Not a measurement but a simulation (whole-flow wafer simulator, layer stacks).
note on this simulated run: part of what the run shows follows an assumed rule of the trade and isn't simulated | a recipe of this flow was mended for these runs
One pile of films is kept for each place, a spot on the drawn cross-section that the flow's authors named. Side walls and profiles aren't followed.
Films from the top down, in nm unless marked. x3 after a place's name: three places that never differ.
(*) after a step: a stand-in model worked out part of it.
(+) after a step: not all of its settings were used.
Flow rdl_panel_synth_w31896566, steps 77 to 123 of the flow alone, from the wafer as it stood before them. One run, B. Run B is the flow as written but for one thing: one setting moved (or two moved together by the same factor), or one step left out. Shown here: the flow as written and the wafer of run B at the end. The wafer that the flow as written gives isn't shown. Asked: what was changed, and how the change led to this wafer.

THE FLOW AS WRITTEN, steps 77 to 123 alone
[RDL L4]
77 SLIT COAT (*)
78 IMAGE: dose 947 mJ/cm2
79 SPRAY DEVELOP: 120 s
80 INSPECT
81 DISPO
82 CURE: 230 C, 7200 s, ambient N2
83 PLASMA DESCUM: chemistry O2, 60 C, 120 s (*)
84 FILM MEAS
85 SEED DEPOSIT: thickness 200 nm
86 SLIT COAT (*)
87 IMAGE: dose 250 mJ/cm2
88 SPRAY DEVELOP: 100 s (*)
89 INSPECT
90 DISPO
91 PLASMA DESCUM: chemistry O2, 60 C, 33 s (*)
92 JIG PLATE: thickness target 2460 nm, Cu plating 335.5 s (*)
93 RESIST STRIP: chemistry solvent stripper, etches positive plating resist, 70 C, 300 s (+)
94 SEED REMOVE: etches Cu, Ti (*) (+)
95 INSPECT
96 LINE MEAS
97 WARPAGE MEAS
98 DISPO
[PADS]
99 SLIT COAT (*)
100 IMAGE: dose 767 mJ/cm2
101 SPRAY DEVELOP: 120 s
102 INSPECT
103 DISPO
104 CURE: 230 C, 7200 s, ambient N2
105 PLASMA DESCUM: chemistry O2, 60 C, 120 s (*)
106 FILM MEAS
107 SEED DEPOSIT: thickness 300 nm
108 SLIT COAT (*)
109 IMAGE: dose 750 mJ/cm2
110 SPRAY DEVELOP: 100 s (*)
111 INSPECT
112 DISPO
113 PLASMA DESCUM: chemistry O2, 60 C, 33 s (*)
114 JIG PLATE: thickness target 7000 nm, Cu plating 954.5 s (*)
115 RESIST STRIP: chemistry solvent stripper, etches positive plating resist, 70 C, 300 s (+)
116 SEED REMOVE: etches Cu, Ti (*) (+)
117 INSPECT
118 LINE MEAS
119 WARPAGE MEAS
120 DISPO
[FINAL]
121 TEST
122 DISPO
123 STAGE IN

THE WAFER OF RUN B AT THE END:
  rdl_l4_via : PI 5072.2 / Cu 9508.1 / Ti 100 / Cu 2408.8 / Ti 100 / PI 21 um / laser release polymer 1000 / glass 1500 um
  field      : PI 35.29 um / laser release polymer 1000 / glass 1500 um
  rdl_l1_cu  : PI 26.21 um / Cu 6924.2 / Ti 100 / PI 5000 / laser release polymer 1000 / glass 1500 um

The cause: step 92, JIG PLATE: Cu plating 436.2 s was run, where the flow has Cu plating 335.5 s.

How the change led to this, step by step:
  92 JIG PLATE: thickness target 2460 nm, Cu plating 335.5 s (*)
      rdl_l4_cu, rdl_l4_land, pads_land, pads_via: Cu +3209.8 (as written it would be: Cu +2468.8)
      rdl_l4_via: Cu +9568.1 (as written it would be: Cu +2468.8)
  99 SLIT COAT (*)
      rdl_l4_via: PI +5072.2 (new film) (as written it would be: PI +10.89 um (new film))
      field: PI +6176.8 (as written it would be: PI +5893.8)
      (and at 18 more places)
  108 SLIT COAT (*)
      rdl_l2_space: ILINE-POS-THICK-GRADE-A +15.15 um (new film) (as written it would be: ILINE-POS-THICK-GRADE-A +15.16 um (new film))
      rdl_l2_land: ILINE-POS-THICK-GRADE-A +14.85 um (new film) (as written it would be: ILINE-POS-THICK-GRADE-A +14.84 um (new film))
      (and at 10 more places)
  110 SPRAY DEVELOP: 100 s (*)
      pads_cu: ILINE-POS-THICK-GRADE-A -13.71 um (all of it) (as written it would be: ILINE-POS-THICK-GRADE-A -13.68 um (all of it))
      pads_land: ILINE-POS-THICK-GRADE-A -13.05 um (all of it) (as written it would be: ILINE-POS-THICK-GRADE-A -13.11 um (all of it))
      (and at 1 more place)
  114 JIG PLATE: thickness target 7000 nm, Cu plating 954.5 s (*)
      pads_via: Au/Ni/Cu +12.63 um (new film) (as written it would be: Au/Ni/Cu +12.72 um (new film))
  115 RESIST STRIP: chemistry solvent stripper, etches positive plating resist, 70 C, 300 s (+)
      rdl_l2_land: ILINE-POS-THICK-GRADE-A -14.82 um (all of it) (as written it would be: ILINE-POS-THICK-GRADE-A -14.81 um (all of it))
      rdl_l2_via: ILINE-POS-THICK-GRADE-A -14.74 um (all of it) (as written it would be: ILINE-POS-THICK-GRADE-A -14.73 um (all of it))
      (and at 6 more places)
